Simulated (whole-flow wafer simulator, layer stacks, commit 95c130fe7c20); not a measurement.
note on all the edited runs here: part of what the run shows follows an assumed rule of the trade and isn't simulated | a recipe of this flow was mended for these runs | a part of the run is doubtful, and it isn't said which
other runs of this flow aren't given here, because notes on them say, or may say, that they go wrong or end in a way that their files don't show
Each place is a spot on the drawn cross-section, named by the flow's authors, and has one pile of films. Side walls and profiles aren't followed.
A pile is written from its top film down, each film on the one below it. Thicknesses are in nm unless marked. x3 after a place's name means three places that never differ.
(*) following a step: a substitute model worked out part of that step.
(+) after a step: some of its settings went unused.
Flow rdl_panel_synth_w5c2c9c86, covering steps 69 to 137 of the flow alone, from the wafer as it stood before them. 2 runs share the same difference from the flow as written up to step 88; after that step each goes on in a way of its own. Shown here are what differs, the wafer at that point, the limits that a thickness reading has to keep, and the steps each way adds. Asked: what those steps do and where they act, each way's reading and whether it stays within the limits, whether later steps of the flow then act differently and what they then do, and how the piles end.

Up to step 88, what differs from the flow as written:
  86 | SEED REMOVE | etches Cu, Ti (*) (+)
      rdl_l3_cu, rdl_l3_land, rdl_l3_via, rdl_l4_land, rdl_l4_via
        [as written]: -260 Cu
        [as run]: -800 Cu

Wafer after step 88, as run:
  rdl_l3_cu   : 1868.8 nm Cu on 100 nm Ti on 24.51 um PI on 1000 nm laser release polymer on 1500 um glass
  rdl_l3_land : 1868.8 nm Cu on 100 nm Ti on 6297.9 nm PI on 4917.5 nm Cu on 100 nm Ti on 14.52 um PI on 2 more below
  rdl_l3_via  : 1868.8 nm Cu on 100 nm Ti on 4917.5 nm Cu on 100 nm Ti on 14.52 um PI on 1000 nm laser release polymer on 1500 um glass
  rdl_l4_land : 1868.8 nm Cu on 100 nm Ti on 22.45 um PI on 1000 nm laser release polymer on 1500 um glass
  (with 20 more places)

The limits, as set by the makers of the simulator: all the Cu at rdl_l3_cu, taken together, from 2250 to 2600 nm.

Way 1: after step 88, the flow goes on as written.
  After step 88, the reading is 1868.8 nm, outside the limits.
  Later steps of the flow acting differently than as written (3 other steps are not shown; they differ only slightly, by no more than 2% or 0.5 nm, whichever is larger):
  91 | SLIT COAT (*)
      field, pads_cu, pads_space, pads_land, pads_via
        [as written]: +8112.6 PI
        [this way]: +7744.5 PI
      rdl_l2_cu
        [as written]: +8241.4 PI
        [this way]: +7871.1 PI
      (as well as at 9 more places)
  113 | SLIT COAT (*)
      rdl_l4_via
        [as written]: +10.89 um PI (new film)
        [this way]: +10.95 um PI (new film)
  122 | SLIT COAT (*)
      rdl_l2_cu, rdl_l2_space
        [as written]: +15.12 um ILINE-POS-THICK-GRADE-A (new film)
        [this way]: +15.13 um ILINE-POS-THICK-GRADE-A (new film)
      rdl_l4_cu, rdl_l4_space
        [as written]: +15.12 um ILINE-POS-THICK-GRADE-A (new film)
        [this way]: +15.11 um ILINE-POS-THICK-GRADE-A (new film)
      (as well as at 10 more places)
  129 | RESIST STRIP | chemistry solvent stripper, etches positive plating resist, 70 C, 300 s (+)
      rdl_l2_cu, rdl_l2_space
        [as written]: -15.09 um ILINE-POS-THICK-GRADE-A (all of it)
        [this way]: -15.1 um ILINE-POS-THICK-GRADE-A (all of it)
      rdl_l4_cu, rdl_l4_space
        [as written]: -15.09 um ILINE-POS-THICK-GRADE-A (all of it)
        [this way]: -15.08 um ILINE-POS-THICK-GRADE-A (all of it)
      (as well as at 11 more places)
  By the end, the piles at rdl_l2_land, rdl_l3_cu, rdl_l2_rim, rdl_l3_land, rdl_l3_via, rdl_l4_land, rdl_l4_via depart from the flow's by more than 2% or 0.5 nm, whichever is larger.
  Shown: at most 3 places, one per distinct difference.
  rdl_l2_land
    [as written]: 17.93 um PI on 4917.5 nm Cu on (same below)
    [this way]: 17.57 um PI on 4917.5 nm Cu on (same below)
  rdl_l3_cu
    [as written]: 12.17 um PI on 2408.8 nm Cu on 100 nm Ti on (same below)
    [this way]: 12.23 um PI on 1868.8 nm Cu on 100 nm Ti on (same below)
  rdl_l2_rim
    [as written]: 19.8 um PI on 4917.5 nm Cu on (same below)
    [this way]: 19.31 um PI on 4917.5 nm Cu on (same below)

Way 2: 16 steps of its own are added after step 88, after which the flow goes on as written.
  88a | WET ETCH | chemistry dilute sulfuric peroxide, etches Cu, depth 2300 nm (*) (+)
      rdl_l3_cu, rdl_l3_land, rdl_l3_via, rdl_l4_land, rdl_l4_via
        -1868.8 Cu (all of it)
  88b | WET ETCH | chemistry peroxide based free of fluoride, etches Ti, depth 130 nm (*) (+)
      rdl_l3_cu, rdl_l3_land, rdl_l3_via, rdl_l4_land, rdl_l4_via
        -100 Ti (all of it)
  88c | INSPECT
      does not change any film at any place that is followed
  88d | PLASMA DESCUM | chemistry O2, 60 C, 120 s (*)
      does not change any film at any place that is followed
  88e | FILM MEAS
      does not change any film at any place that is followed
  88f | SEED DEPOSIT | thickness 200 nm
      field, far_pads_cu, rdl_l1_cu and 21 more
        +200 Cu (new film), +100 Ti (new film)
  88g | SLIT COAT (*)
      field, rdl_l4_cu, rdl_l4_space and 6 more
        +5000 ILINE-POS-THICK-GRADE-A (new film)
      rdl_l3_cu, rdl_l3_space
        +4648.1 ILINE-POS-THICK-GRADE-A (new film)
      far_pads_cu
        +4858.1 ILINE-POS-THICK-GRADE-A (new film)
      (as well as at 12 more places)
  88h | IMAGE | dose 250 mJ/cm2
      does not change any film at any place that is followed
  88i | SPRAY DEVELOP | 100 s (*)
      rdl_l4_land, rdl_l4_via
        -5000 ILINE-POS-THICK-GRADE-A (all of it)
      rdl_l3_cu
        -4648.1 ILINE-POS-THICK-GRADE-A (all of it)
      rdl_l3_land
        -2919.1 ILINE-POS-THICK-GRADE-A (all of it)
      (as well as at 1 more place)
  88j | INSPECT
      does not change any film at any place that is followed
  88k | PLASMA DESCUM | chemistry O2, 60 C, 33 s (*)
      field, far_pads_cu, rdl_l1_cu and 16 more
        -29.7 ILINE-POS-THICK-GRADE-A
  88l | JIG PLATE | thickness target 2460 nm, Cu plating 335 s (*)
      rdl_l3_cu, rdl_l3_land, rdl_l3_via, rdl_l4_land, rdl_l4_via
        +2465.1 Cu
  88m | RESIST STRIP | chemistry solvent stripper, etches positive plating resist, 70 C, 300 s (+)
      field, rdl_l4_cu, rdl_l4_space, pads_cu, pads_space, pads_land, pads_via
        -4970.3 ILINE-POS-THICK-GRADE-A (all of it)
      far_pads_cu
        -4828.4 ILINE-POS-THICK-GRADE-A (all of it)
      rdl_l1_cu
        -5036.1 ILINE-POS-THICK-GRADE-A (all of it)
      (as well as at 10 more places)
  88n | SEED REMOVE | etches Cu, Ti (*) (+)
      field, far_pads_cu, rdl_l1_cu and 16 more
        -200 Cu (all of it), -100 Ti (all of it)
      rdl_l3_cu, rdl_l3_land, rdl_l3_via, rdl_l4_land, rdl_l4_via
        -260 Cu
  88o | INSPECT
      does not change any film at any place that is followed
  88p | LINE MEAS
      does not change any film at any place that is followed
  After step 88p, the reading is 2405.1 nm, within the limits.
  Later steps of the flow acting differently than as written (4 other steps are not shown; they differ only slightly, by no more than 2% or 0.5 nm, whichever is larger):
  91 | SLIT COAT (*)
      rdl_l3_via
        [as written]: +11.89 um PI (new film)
        [this way]: +11.97 um PI (new film)
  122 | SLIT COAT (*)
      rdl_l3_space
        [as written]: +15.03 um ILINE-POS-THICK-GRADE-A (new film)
        [this way]: +15.04 um ILINE-POS-THICK-GRADE-A (new film)
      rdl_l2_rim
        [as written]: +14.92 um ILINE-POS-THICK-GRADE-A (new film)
        [this way]: +14.91 um ILINE-POS-THICK-GRADE-A (new film)
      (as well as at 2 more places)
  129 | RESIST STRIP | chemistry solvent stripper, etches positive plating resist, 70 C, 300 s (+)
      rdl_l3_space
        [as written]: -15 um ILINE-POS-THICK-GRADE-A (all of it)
        [this way]: -15.01 um ILINE-POS-THICK-GRADE-A (all of it)
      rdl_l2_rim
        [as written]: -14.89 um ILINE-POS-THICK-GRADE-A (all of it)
        [this way]: -14.88 um ILINE-POS-THICK-GRADE-A (all of it)
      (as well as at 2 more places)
  The piles end only slightly different from the flow's at the places that both follow, by no more than 2% or 0.5 nm, whichever is larger.

The limits are kept by: way 2. They are not kept by: way 1.
